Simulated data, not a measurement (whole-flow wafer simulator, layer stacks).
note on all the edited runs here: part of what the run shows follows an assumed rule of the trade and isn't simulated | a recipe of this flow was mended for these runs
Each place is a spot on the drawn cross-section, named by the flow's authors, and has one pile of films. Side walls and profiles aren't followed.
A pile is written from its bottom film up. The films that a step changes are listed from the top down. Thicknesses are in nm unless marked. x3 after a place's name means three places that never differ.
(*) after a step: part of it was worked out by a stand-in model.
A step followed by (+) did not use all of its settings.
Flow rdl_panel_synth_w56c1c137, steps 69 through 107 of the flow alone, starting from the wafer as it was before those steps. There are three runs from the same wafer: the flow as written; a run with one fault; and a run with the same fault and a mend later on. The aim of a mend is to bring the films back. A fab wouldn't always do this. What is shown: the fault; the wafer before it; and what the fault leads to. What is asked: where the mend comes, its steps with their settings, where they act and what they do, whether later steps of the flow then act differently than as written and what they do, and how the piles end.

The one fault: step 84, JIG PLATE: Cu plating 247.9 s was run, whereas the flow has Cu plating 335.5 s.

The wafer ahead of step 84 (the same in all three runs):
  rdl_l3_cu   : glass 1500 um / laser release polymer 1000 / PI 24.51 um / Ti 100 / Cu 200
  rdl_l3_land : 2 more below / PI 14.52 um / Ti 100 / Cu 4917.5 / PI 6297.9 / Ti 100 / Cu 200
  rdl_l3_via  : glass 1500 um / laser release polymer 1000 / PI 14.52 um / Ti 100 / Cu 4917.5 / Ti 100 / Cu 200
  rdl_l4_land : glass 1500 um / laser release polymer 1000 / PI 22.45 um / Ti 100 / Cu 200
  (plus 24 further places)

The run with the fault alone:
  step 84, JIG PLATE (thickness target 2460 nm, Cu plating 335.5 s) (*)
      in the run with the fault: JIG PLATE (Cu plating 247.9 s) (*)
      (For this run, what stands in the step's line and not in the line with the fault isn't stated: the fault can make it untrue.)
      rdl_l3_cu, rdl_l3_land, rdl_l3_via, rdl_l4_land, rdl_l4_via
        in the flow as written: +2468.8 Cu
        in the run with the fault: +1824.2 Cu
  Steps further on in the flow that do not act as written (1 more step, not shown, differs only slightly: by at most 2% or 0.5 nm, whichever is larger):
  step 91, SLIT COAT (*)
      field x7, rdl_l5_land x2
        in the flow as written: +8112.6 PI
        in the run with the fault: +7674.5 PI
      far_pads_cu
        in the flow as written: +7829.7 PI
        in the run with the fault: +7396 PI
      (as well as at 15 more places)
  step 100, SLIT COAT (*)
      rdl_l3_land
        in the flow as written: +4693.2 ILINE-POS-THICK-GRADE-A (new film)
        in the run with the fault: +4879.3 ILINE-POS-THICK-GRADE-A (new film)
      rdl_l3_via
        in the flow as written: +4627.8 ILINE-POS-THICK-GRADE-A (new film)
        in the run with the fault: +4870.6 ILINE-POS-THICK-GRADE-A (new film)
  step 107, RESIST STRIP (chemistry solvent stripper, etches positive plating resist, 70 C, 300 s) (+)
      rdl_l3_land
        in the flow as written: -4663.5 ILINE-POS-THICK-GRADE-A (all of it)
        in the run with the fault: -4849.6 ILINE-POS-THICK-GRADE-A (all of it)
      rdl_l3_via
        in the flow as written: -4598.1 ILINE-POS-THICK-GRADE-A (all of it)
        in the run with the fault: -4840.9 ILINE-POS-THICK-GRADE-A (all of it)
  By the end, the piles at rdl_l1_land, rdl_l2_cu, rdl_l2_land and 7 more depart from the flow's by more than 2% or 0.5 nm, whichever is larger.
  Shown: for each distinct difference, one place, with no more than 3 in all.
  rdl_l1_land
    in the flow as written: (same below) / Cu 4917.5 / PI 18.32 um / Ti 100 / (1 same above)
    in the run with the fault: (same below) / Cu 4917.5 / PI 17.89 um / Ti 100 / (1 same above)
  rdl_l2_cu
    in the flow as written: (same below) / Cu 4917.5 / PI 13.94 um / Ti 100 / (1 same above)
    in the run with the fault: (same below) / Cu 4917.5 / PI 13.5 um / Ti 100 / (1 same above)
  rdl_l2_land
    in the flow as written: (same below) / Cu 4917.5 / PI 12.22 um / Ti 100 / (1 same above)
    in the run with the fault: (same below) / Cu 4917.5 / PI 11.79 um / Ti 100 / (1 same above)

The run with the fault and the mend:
  The mend follows step 84.
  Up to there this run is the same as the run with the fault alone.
  step 84a, JIG PLATE (Cu plating 87.57 s) (*) (the flow's step 84, run once more with other settings)
      rdl_l3_cu, rdl_l3_land, rdl_l3_via, rdl_l4_land, rdl_l4_via
        +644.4 Cu
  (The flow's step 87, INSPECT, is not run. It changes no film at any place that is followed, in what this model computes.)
  None of the later steps of the flow differs from how it acts as written, at any place that is followed, by more than 2% or 0.5 nm, whichever is larger.
  When the end is reached, the piles differ only a little from the flow's at the places that both follow, at most by 2% or 0.5 nm, whichever is larger.
